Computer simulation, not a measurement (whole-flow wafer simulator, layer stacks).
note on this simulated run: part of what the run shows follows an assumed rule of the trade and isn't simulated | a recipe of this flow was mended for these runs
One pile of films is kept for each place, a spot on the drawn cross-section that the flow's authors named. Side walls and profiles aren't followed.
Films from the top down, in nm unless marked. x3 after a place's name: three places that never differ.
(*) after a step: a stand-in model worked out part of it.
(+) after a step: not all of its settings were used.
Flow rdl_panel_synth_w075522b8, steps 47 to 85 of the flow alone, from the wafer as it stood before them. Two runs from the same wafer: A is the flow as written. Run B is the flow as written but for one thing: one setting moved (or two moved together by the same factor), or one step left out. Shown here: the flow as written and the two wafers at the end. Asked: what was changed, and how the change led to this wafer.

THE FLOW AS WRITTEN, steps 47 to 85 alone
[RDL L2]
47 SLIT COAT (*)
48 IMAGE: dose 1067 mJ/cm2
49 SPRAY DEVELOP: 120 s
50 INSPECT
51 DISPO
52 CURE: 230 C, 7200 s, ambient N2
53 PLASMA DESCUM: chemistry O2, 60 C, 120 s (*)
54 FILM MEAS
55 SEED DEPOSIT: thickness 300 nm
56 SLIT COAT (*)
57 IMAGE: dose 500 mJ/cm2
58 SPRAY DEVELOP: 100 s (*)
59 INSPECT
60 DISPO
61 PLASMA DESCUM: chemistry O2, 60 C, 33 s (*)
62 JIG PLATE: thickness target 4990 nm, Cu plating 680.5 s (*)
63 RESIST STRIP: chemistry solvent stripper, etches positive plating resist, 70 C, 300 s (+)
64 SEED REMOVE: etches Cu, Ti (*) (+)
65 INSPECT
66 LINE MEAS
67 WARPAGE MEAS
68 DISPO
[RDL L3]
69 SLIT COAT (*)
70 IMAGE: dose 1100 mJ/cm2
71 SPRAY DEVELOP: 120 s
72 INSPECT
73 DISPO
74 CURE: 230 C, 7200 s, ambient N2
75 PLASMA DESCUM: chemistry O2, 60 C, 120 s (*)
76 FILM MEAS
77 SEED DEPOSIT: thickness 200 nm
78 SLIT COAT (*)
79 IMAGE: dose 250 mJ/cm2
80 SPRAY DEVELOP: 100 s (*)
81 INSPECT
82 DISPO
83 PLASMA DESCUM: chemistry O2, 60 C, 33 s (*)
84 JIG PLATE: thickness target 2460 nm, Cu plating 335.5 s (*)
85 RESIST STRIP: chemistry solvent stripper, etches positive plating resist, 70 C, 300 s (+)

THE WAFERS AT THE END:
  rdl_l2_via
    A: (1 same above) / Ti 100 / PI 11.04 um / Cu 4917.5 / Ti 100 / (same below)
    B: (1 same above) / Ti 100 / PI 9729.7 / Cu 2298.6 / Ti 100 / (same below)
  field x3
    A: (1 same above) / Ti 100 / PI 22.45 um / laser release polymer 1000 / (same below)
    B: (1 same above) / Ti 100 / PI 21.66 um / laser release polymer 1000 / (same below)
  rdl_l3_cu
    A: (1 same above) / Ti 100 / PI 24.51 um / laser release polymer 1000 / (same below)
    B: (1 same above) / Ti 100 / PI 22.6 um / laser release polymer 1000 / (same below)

The cause: step 62, JIG PLATE: Cu plating 324.6 s was run, where the flow has Cu plating 680.5 s.

How the change led to this, step by step:
  62 JIG PLATE: thickness target 4990 nm, Cu plating 680.5 s (*)
      rdl_l2_cu, rdl_l2_land, rdl_l2_via, rdl_l2_rim, rdl_l3_land, rdl_l3_via: A Cu +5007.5 | B Cu +2388.6
  69 SLIT COAT (*)
      rdl_l2_space: A PI +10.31 um | B PI +8249.4
      rdl_l2_via: A PI +11.04 um (new film) | B PI +9729.7 (new film)
      (and at 16 more places)
  78 SLIT COAT (*)
      rdl_l2_cu: A ILINE-POS-THICK-GRADE-A +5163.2 (new film) | B ILINE-POS-THICK-GRADE-A +4997.3 (new film)
      rdl_l2_space: A ILINE-POS-THICK-GRADE-A +5535.4 (new film) | B ILINE-POS-THICK-GRADE-A +5178.5 (new film)
      (and at 7 more places)
  80 SPRAY DEVELOP: 100 s (*)
      rdl_l3_cu: A ILINE-POS-THICK-GRADE-A -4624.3 (all of it) | B ILINE-POS-THICK-GRADE-A -4434.4 (all of it)
      rdl_l3_land: A ILINE-POS-THICK-GRADE-A -2880.1 (all of it) | B ILINE-POS-THICK-GRADE-A -3062.6 (all of it)
      (and at 1 more place)
  85 RESIST STRIP: chemistry solvent stripper, etches positive plating resist, 70 C, 300 s (+)
      rdl_l2_cu: A ILINE-POS-THICK-GRADE-A -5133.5 (all of it) | B ILINE-POS-THICK-GRADE-A -4967.6 (all of it)
      rdl_l2_space: A ILINE-POS-THICK-GRADE-A -5505.7 (all of it) | B ILINE-POS-THICK-GRADE-A -5148.8 (all of it)
      (and at 4 more places)
